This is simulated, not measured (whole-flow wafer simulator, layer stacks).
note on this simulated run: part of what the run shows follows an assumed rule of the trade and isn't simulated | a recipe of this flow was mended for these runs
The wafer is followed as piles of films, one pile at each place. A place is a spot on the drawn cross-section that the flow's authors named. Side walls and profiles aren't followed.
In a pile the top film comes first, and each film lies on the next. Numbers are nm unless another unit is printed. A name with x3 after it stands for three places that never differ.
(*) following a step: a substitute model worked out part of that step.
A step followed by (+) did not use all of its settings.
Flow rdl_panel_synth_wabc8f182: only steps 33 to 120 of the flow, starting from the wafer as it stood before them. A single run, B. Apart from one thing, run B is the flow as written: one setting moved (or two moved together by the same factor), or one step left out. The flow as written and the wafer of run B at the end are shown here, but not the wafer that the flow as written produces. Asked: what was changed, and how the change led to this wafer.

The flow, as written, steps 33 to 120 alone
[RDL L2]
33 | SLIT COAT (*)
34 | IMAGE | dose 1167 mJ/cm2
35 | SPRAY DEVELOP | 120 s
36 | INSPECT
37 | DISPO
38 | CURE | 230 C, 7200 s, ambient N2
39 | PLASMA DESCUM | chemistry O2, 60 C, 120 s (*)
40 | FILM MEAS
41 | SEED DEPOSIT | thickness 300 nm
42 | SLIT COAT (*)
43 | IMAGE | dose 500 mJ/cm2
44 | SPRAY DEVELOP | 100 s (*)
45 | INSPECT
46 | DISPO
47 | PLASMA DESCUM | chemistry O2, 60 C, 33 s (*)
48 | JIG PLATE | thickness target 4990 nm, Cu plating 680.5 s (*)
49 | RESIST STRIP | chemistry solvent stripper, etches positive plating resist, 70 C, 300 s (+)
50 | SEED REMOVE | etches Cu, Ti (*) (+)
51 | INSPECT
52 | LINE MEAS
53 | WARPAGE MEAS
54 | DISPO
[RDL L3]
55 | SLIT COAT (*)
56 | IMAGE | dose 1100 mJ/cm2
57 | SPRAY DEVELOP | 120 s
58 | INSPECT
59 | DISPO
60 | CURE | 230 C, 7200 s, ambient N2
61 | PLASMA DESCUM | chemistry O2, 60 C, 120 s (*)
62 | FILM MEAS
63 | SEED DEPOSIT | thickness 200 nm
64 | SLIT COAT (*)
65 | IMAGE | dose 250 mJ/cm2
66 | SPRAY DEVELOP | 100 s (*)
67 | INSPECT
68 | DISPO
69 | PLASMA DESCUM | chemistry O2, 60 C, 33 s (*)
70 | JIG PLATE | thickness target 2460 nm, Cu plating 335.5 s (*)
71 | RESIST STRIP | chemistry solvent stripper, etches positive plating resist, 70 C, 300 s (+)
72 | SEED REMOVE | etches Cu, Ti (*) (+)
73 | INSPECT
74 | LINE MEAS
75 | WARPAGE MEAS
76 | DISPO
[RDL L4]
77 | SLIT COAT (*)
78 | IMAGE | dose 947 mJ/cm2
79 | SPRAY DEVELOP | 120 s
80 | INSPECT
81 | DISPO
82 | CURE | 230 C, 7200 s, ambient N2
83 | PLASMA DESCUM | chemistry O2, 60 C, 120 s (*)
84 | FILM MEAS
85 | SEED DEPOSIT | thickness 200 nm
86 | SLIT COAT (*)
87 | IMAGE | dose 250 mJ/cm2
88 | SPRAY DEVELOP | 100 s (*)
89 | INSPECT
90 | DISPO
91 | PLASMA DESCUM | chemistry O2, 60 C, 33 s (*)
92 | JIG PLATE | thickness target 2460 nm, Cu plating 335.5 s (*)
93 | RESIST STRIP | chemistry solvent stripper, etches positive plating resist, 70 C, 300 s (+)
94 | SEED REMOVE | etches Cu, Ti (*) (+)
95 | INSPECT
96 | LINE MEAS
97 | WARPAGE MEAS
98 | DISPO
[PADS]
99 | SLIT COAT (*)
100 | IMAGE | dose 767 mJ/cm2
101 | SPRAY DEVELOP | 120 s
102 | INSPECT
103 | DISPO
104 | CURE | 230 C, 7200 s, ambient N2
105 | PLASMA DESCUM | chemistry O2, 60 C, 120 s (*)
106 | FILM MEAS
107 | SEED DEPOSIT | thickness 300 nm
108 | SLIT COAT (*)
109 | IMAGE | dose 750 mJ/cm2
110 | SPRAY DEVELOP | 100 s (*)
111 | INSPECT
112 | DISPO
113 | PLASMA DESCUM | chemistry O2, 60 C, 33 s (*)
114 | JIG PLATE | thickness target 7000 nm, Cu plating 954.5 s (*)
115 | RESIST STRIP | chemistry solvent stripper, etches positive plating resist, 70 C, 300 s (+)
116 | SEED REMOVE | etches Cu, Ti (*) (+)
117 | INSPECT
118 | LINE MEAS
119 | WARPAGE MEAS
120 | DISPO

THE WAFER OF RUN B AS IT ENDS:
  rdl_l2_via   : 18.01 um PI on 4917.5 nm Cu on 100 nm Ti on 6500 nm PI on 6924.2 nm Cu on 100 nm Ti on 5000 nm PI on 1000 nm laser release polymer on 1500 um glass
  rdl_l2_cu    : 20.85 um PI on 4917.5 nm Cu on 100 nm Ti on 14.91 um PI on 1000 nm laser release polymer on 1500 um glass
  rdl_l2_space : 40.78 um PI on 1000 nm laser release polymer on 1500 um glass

What caused this: step 35, SPRAY DEVELOP: 120 s, was skipped.

Step by step, how the change led to this:
  42 | SLIT COAT (*)
      rdl_l2_via: ILINE-POS-THICK-GRADE-A gains 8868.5 (new film) (in the flow as written it would be: ILINE-POS-THICK-GRADE-A gains 12.5 um (new film))
      rdl_l2_cu, rdl_l2_space: ILINE-POS-THICK-GRADE-A gains 10.93 um (new film) (in the flow as written it would be: ILINE-POS-THICK-GRADE-A gains 10.13 um (new film))
      (and at 2 other places as well)
  44 | SPRAY DEVELOP | 100 s (*)
      rdl_l2_via: ILINE-POS-THICK-GRADE-A loses 8868.5 (all of it) (in the flow as written it would be: ILINE-POS-THICK-GRADE-A loses 12.5 um (all of it))
      rdl_l2_cu: ILINE-POS-THICK-GRADE-A loses 10.93 um (all of it) (in the flow as written it would be: ILINE-POS-THICK-GRADE-A loses 10.13 um (all of it))
      (and at 1 other place as well)
  49 | RESIST STRIP | chemistry solvent stripper, etches positive plating resist, 70 C, 300 s (+)
      rdl_l2_space: ILINE-POS-THICK-GRADE-A loses 10.9 um (all of it) (in the flow as written it would be: ILINE-POS-THICK-GRADE-A loses 10.1 um (all of it))
      rdl_l1_rim: ILINE-POS-THICK-GRADE-A loses 9357.3 (all of it) (in the flow as written it would be: ILINE-POS-THICK-GRADE-A loses 8208.7 (all of it))
  55 | SLIT COAT (*)
      rdl_l2_via: PI gains 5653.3 (new film) (in the flow as written it would be: PI gains 10.74 um (new film))
      rdl_l2_cu: PI gains 6171.9 (new film) (in the flow as written it would be: PI gains 5919.4 (new film))
      (and at 3 other places as well)
  64 | SLIT COAT (*)
      rdl_l2_cu: ILINE-POS-THICK-GRADE-A gains 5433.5 (new film) (in the flow as written it would be: ILINE-POS-THICK-GRADE-A gains 5291.3 (new film))
      rdl_l2_space: ILINE-POS-THICK-GRADE-A gains 5770.5 (new film) (in the flow as written it would be: ILINE-POS-THICK-GRADE-A gains 5624.6 (new film))
      (and at 3 other places as well)
  71 | RESIST STRIP | chemistry solvent stripper, etches positive plating resist, 70 C, 300 s (+)
      rdl_l2_cu: ILINE-POS-THICK-GRADE-A loses 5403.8 (all of it) (in the flow as written it would be: ILINE-POS-THICK-GRADE-A loses 5261.6 (all of it))
      rdl_l2_space: ILINE-POS-THICK-GRADE-A loses 5740.8 (all of it) (in the flow as written it would be: ILINE-POS-THICK-GRADE-A loses 5594.9 (all of it))
      (and at 3 other places as well)
  77 | SLIT COAT (*)
      rdl_l2_land: PI gains 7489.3 (in the flow as written it would be: PI gains 7209.8)
      rdl_l2_via: PI gains 6942 (in the flow as written it would be: PI gains 7515)
  86 | SLIT COAT (*)
      rdl_l2_via: ILINE-POS-THICK-GRADE-A gains 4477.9 (new film) (in the flow as written it would be: ILINE-POS-THICK-GRADE-A gains 4655.1 (new film))
  93 | RESIST STRIP | chemistry solvent stripper, etches positive plating resist, 70 C, 300 s (+)
      rdl_l2_via: ILINE-POS-THICK-GRADE-A loses 4448.2 (all of it) (in the flow as written it would be: ILINE-POS-THICK-GRADE-A loses 4625.4 (all of it))
  99 | SLIT COAT (*)
      rdl_l2_via: PI gains 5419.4 (in the flow as written it would be: PI gains 5584.8)
  108 | SLIT COAT (*)
      rdl_l2_cu, rdl_l2_space: ILINE-POS-THICK-GRADE-A gains 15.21 um (new film) (in the flow as written it would be: ILINE-POS-THICK-GRADE-A gains 15.16 um (new film))
      rdl_l1_rim: ILINE-POS-THICK-GRADE-A gains 15 um (new film) (in the flow as written it would be: ILINE-POS-THICK-GRADE-A gains 14.98 um (new film))
      (and at 2 other places as well)
  115 | RESIST STRIP | chemistry solvent stripper, etches positive plating resist, 70 C, 300 s (+)
      rdl_l2_cu, rdl_l2_space: ILINE-POS-THICK-GRADE-A loses 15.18 um (all of it) (in the flow as written it would be: ILINE-POS-THICK-GRADE-A loses 15.13 um (all of it))
      rdl_l1_rim: ILINE-POS-THICK-GRADE-A loses 14.97 um (all of it) (in the flow as written it would be: ILINE-POS-THICK-GRADE-A loses 14.95 um (all of it))
      (and at 2 other places as well)
With metal films that touch counted as one body, rdl_l2_via has 2 bodies (between them, from the top down: PI 6500); the flow as written gives 1 body.
